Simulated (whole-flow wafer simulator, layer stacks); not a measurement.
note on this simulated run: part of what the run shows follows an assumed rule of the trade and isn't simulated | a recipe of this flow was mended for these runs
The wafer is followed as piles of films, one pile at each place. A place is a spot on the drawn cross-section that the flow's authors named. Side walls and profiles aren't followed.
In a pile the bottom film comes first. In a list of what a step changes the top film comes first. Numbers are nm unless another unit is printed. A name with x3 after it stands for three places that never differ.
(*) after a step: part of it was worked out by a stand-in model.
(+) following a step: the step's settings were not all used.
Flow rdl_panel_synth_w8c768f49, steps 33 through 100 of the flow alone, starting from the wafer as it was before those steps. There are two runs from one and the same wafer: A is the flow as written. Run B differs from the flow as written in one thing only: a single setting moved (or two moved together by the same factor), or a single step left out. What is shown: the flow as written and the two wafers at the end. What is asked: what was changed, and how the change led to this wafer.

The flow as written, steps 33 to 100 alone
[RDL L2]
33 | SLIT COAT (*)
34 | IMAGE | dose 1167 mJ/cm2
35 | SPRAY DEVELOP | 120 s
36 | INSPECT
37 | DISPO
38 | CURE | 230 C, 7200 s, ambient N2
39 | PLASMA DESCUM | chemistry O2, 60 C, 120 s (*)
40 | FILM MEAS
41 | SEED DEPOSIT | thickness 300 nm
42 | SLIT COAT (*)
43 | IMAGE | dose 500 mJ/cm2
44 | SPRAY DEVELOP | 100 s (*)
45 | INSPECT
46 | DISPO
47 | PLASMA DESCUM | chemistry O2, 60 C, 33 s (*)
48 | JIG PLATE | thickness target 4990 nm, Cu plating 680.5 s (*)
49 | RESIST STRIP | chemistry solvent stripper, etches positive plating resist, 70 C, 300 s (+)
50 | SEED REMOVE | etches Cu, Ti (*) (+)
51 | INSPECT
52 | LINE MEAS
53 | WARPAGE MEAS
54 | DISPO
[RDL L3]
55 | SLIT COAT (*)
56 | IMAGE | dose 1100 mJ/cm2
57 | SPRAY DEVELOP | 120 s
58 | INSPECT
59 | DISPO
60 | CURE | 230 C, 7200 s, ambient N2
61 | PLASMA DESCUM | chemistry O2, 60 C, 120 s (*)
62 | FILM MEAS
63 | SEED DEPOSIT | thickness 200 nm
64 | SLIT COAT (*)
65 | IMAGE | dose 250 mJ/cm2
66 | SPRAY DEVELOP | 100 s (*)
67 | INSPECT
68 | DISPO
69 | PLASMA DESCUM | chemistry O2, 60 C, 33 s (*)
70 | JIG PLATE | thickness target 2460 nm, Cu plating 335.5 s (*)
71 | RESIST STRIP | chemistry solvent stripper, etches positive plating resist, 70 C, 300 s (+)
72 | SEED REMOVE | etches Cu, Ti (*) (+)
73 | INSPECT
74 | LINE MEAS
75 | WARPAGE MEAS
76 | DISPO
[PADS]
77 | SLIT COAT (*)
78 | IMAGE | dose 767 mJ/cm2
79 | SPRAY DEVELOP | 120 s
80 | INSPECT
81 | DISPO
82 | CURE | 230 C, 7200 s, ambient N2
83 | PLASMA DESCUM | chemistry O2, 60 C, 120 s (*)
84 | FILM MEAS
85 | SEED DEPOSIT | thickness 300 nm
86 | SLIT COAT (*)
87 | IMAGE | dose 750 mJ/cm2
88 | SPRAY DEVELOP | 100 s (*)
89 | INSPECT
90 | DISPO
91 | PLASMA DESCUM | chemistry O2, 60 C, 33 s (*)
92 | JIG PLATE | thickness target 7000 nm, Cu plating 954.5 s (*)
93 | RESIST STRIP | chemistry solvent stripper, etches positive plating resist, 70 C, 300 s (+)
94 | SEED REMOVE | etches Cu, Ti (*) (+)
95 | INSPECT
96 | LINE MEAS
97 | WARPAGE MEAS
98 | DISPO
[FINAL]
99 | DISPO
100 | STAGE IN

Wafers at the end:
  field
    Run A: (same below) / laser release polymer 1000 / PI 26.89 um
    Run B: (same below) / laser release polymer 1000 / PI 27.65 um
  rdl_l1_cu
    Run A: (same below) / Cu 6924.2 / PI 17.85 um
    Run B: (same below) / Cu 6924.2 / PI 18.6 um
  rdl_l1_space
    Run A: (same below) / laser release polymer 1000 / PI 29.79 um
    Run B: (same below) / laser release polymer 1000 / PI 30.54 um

The reason: step 48, JIG PLATE: Cu plating 986.7 s was run, whereas the flow has Cu plating 680.5 s.

How this came from the change, step by step:
  48 | JIG PLATE | thickness target 4990 nm, Cu plating 680.5 s (*)
      rdl_l2_cu, rdl_l2_land, rdl_l2_via, rdl_l2_rim, rdl_l3_land, rdl_l3_via: A +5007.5 Cu | B +7260.8 Cu
  55 | SLIT COAT (*)
      rdl_l3_cu, rdl_l3_space: A +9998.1 PI | B +11.82 um PI
      rdl_l1_rim: A +9173.5 PI | B +11 um PI
      (as well as at 12 more places)
  64 | SLIT COAT (*)
      rdl_l3_cu, rdl_l3_space: A +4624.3 ILINE-POS-THICK-GRADE-A (new film) | B +4739.4 ILINE-POS-THICK-GRADE-A (new film)
      rdl_l2_space: A +5624.6 ILINE-POS-THICK-GRADE-A (new film) | B +5800.7 ILINE-POS-THICK-GRADE-A (new film)
      (as well as at 4 more places)
  66 | SPRAY DEVELOP | 100 s (*)
      rdl_l3_cu: A -4624.3 ILINE-POS-THICK-GRADE-A (all of it) | B -4739.4 ILINE-POS-THICK-GRADE-A (all of it)
      rdl_l3_land: A -2880.1 ILINE-POS-THICK-GRADE-A (all of it) | B -2773.1 ILINE-POS-THICK-GRADE-A (all of it)
  71 | RESIST STRIP | chemistry solvent stripper, etches positive plating resist, 70 C, 300 s (+)
      rdl_l2_space: A -5594.9 ILINE-POS-THICK-GRADE-A (all of it) | B -5771 ILINE-POS-THICK-GRADE-A (all of it)
      rdl_l1_rim: A -5047.8 ILINE-POS-THICK-GRADE-A (all of it) | B -5247.8 ILINE-POS-THICK-GRADE-A (all of it)
      (as well as at 3 more places)
  77 | SLIT COAT (*)
      rdl_l2_space: A +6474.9 PI | B +6643.3 PI
      rdl_l1_rim: A +5965.6 PI | B +6158.6 PI
      (as well as at 5 more places)
  86 | SLIT COAT (*)
      rdl_l1_cu: A +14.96 um ILINE-POS-THICK-GRADE-A (new film) | B +14.97 um ILINE-POS-THICK-GRADE-A (new film)
      rdl_l1_space: A +15.05 um ILINE-POS-THICK-GRADE-A (new film) | B +15.04 um ILINE-POS-THICK-GRADE-A (new film)
      (as well as at 10 more places)
  93 | RESIST STRIP | chemistry solvent stripper, etches positive plating resist, 70 C, 300 s (+)
      rdl_l1_cu: A -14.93 um ILINE-POS-THICK-GRADE-A (all of it) | B -14.94 um ILINE-POS-THICK-GRADE-A (all of it)
      rdl_l1_space: A -15.02 um ILINE-POS-THICK-GRADE-A (all of it) | B -15.01 um ILINE-POS-THICK-GRADE-A (all of it)
      (as well as at 10 more places)
